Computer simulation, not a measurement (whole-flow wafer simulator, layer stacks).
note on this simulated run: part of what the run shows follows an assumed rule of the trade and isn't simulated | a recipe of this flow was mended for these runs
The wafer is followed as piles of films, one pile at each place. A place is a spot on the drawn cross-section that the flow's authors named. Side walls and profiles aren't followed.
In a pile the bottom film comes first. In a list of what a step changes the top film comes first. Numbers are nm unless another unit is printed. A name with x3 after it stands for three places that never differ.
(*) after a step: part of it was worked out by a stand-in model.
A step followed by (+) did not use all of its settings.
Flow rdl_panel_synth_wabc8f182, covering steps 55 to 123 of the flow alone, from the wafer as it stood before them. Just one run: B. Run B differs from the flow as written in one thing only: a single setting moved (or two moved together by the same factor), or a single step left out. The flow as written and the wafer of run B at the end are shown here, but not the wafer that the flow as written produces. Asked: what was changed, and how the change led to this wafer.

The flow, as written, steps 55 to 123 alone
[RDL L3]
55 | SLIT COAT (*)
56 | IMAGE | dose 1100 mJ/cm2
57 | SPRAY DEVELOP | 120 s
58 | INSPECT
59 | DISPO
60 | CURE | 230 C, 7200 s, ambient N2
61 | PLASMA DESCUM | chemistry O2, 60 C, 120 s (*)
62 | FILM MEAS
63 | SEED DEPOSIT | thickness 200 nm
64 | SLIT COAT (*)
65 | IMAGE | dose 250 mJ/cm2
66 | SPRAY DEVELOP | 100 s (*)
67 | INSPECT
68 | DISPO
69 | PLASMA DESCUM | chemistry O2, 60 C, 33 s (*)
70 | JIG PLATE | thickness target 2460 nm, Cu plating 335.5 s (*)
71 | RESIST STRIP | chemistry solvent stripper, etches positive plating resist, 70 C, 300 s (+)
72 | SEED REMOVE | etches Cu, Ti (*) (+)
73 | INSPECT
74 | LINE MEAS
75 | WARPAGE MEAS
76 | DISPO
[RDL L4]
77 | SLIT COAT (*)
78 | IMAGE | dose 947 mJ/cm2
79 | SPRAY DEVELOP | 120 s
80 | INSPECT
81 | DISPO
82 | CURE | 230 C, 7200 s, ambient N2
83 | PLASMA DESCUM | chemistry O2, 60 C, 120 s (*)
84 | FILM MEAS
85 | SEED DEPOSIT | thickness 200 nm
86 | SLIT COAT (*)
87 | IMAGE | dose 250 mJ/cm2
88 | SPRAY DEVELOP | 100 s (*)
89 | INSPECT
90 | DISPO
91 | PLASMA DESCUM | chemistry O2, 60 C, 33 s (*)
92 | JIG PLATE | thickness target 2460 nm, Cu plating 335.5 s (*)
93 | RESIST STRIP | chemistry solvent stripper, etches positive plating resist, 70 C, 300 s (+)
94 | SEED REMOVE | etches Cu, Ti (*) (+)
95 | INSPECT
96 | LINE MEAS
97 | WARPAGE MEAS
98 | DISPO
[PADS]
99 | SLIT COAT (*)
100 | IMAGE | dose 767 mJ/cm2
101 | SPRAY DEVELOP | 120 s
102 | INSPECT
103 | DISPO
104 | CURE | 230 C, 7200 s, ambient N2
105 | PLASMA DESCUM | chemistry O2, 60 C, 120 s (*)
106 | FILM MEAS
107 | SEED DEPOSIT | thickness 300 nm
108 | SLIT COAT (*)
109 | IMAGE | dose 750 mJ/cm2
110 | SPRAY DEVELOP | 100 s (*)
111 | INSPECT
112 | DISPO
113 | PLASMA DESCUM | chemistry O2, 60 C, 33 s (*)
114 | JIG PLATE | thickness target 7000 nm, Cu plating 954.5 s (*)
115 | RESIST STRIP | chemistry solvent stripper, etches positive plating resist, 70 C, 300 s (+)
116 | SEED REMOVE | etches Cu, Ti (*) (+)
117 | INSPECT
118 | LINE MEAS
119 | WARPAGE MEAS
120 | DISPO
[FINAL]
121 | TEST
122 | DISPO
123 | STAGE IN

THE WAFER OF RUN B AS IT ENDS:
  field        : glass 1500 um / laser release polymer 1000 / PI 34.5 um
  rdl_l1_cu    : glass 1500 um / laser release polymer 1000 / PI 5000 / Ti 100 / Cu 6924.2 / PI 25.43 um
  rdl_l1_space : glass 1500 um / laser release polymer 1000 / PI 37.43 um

Cause: step 70, JIG PLATE: Cu plating 234.8 s was run, though the flow has Cu plating 335.5 s.

How this came from the change, step by step:
  70 | JIG PLATE | thickness target 2460 nm, Cu plating 335.5 s (*)
      rdl_l3_cu, rdl_l3_land, rdl_l3_via, rdl_l4_land, rdl_l4_via: +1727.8 Cu (in the flow as written it would be: +2468.8 Cu)
  77 | SLIT COAT (*)
      field, pads_cu, pads_space, pads_land, pads_via: +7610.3 PI (in the flow as written it would be: +8112.6 PI)
      rdl_l1_cu: +7479.6 PI (in the flow as written it would be: +7979.2 PI)
      (and at 13 other places as well)
  86 | SLIT COAT (*)
      rdl_l3_land: +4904 ILINE-POS-THICK-GRADE-A (new film) (in the flow as written it would be: +4693.2 ILINE-POS-THICK-GRADE-A (new film))
      rdl_l3_via: +4910.2 ILINE-POS-THICK-GRADE-A (new film) (in the flow as written it would be: +4627.8 ILINE-POS-THICK-GRADE-A (new film))
      (and at 1 other place as well)
  88 | SPRAY DEVELOP | 100 s (*)
      rdl_l4_land: -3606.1 ILINE-POS-THICK-GRADE-A (all of it) (in the flow as written it would be: -3532.2 ILINE-POS-THICK-GRADE-A (all of it))
  93 | RESIST STRIP | chemistry solvent stripper, etches positive plating resist, 70 C, 300 s (+)
      rdl_l3_land: -4874.3 ILINE-POS-THICK-GRADE-A (all of it) (in the flow as written it would be: -4663.5 ILINE-POS-THICK-GRADE-A (all of it))
      rdl_l3_via: -4880.5 ILINE-POS-THICK-GRADE-A (all of it) (in the flow as written it would be: -4598.1 ILINE-POS-THICK-GRADE-A (all of it))
  99 | SLIT COAT (*)
      rdl_l3_land: +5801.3 PI (in the flow as written it would be: +5597.9 PI)
      rdl_l3_via: +5808.9 PI (in the flow as written it would be: +5534.5 PI)
      (and at 1 other place as well)
  108 | SLIT COAT (*)
      rdl_l3_cu: +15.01 um ILINE-POS-THICK-GRADE-A (new film) (in the flow as written it would be: +15.04 um ILINE-POS-THICK-GRADE-A (new film))
      rdl_l3_space: +15.01 um ILINE-POS-THICK-GRADE-A (new film) (in the flow as written it would be: +15.03 um ILINE-POS-THICK-GRADE-A (new film))
      (and at 7 other places as well)
  115 | RESIST STRIP | chemistry solvent stripper, etches positive plating resist, 70 C, 300 s (+)
      rdl_l1_space: -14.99 um ILINE-POS-THICK-GRADE-A (all of it) (in the flow as written it would be: -14.98 um ILINE-POS-THICK-GRADE-A (all of it))
      rdl_l3_cu: -14.98 um ILINE-POS-THICK-GRADE-A (all of it) (in the flow as written it would be: -15.01 um ILINE-POS-THICK-GRADE-A (all of it))
      (and at 8 other places as well)
